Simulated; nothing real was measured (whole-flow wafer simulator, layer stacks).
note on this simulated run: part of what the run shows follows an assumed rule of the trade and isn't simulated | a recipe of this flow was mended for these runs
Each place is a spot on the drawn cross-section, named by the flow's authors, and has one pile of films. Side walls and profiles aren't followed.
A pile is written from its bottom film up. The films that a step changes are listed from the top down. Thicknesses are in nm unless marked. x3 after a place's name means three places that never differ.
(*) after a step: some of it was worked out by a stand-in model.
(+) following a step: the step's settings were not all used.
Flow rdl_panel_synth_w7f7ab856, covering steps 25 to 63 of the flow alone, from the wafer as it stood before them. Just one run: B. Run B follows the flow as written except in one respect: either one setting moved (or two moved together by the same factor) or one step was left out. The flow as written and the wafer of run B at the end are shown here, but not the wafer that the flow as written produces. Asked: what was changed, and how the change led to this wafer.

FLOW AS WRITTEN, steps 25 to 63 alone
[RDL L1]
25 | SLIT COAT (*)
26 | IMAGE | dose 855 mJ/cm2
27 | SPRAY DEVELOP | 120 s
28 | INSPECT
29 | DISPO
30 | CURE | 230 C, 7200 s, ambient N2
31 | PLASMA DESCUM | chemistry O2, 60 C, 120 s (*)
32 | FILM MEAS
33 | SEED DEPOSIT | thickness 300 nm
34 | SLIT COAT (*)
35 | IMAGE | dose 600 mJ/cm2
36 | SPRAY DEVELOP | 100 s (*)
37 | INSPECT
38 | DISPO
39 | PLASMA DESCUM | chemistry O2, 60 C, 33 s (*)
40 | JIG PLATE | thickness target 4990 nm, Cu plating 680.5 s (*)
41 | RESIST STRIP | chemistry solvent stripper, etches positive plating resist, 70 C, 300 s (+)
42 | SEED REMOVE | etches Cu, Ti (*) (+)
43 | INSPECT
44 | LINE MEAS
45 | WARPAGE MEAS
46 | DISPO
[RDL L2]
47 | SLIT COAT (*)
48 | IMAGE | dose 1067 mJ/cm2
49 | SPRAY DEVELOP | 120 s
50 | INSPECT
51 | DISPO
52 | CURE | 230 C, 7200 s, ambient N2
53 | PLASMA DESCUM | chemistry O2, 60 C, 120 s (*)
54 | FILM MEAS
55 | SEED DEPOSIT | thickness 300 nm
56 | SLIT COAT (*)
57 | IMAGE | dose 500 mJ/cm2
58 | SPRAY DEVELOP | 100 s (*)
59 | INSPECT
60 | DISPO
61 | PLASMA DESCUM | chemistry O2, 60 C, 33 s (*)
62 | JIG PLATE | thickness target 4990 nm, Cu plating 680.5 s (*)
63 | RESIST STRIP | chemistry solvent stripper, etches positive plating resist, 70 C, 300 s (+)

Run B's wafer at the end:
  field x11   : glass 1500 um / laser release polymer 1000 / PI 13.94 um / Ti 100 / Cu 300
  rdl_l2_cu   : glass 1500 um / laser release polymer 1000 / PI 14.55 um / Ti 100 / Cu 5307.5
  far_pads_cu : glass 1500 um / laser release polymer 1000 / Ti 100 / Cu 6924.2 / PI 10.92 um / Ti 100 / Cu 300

Cause: step 40, JIG PLATE: Cu plating 328 s was run, while the flow as written has Cu plating 680.5 s.

The path from the change to this, step by step:
  40 | JIG PLATE | thickness target 4990 nm, Cu plating 680.5 s (*)
      rdl_l1_cu, rdl_l1_land, rdl_l1_via, rdl_l1_rim, rdl_l2_land, rdl_l2_via: Cu gains 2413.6 (it would be, as written: Cu gains 5007.5)
  47 | SLIT COAT (*)
      field x11, rdl_l2_rim x3: PI gains 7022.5 (it would be, as written: PI gains 7600.9)
      rdl_l2_cu, rdl_l2_space: PI gains 7638.5 (it would be, as written: PI gains 8899.9)
      (and at 5 other places as well)
  56 | SLIT COAT (*)
      rdl_l1_via: ILINE-POS-THICK-GRADE-A gains 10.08 um (new film) (it would be, as written: ILINE-POS-THICK-GRADE-A gains 9582.7 (new film))
      rdl_l2_cu, rdl_l2_space: ILINE-POS-THICK-GRADE-A gains 9542.5 (new film) (it would be, as written: ILINE-POS-THICK-GRADE-A gains 9884.2 (new film))
      (and at 7 other places as well)
  58 | SPRAY DEVELOP | 100 s (*)
      rdl_l2_cu: ILINE-POS-THICK-GRADE-A loses 9542.5 (all of it) (it would be, as written: ILINE-POS-THICK-GRADE-A loses 9884.2 (all of it))
      rdl_l2_land: ILINE-POS-THICK-GRADE-A loses 7805.1 (all of it) (it would be, as written: ILINE-POS-THICK-GRADE-A loses 7416.3 (all of it))
      (and at 1 other place as well)
  63 | RESIST STRIP | chemistry solvent stripper, etches positive plating resist, 70 C, 300 s (+)
      rdl_l1_via: ILINE-POS-THICK-GRADE-A loses 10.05 um (all of it) (it would be, as written: ILINE-POS-THICK-GRADE-A loses 9553 (all of it))
      far_pads_cu: ILINE-POS-THICK-GRADE-A loses 9562.8 (all of it) (it would be, as written: ILINE-POS-THICK-GRADE-A loses 9903.4 (all of it))
      (and at 5 other places as well)
